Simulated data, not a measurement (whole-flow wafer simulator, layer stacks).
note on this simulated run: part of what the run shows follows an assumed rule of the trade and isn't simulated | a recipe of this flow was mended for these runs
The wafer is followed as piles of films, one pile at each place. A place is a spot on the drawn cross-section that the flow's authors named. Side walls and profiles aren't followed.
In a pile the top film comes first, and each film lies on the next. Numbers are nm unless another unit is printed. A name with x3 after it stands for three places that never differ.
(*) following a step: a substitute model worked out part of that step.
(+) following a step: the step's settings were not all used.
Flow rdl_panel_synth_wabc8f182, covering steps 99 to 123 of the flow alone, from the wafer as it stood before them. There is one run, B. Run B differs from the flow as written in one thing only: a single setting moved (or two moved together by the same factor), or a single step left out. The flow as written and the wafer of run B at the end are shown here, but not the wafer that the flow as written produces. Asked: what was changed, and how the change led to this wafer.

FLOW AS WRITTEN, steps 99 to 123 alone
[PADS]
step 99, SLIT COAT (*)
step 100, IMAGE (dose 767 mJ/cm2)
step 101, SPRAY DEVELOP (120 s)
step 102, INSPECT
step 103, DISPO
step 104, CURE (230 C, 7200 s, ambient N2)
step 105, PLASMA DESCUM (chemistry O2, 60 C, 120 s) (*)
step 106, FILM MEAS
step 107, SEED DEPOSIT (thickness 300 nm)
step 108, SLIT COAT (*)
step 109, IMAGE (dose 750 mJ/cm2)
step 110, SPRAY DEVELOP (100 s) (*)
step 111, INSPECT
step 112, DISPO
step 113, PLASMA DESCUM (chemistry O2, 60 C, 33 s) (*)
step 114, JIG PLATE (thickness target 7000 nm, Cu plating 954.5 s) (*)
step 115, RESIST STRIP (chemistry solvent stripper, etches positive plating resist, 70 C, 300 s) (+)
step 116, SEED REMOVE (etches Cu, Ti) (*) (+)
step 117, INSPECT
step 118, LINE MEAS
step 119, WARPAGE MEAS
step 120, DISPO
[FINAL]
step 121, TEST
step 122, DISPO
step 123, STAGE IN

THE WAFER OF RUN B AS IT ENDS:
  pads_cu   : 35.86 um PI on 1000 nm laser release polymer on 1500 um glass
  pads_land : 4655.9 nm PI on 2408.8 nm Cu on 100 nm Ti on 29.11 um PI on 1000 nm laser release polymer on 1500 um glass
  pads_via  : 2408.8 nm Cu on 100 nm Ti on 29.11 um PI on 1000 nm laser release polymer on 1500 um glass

What caused this: step 110, SPRAY DEVELOP: 100 s (*), was skipped.

Step by step, how the change led to this:
  step 113, PLASMA DESCUM (chemistry O2, 60 C, 33 s) (*)
      pads_cu, pads_land, pads_via: -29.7 ILINE-POS-THICK-GRADE-A (it would be, as written: nothing)
  step 114, JIG PLATE (thickness target 7000 nm, Cu plating 954.5 s) (*)
      pads_cu, pads_land: nothing (it would be, as written: +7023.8 Cu)
      pads_via: nothing (it would be, as written: +8307.4 Cu)
  step 115, RESIST STRIP (chemistry solvent stripper, etches positive plating resist, 70 C, 300 s) (+)
      pads_cu: -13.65 um ILINE-POS-THICK-GRADE-A (all of it) (it would be, as written: nothing)
      pads_land: -13.08 um ILINE-POS-THICK-GRADE-A (all of it) (it would be, as written: nothing)
      (and at 1 other place as well)
  step 116, SEED REMOVE (etches Cu, Ti) (*) (+)
      pads_cu, pads_land, pads_via: -300 Cu (all of it), -100 Ti (all of it) (it would be, as written: -390 Cu)
If metal films that touch count as one body, pads_cu has 0 bodies; the flow as written gives 1 body.
If metal films that touch count as one body, pads_land has 1 body; the flow as written gives 2 bodies (between them, from the top down: PI 4655.9).
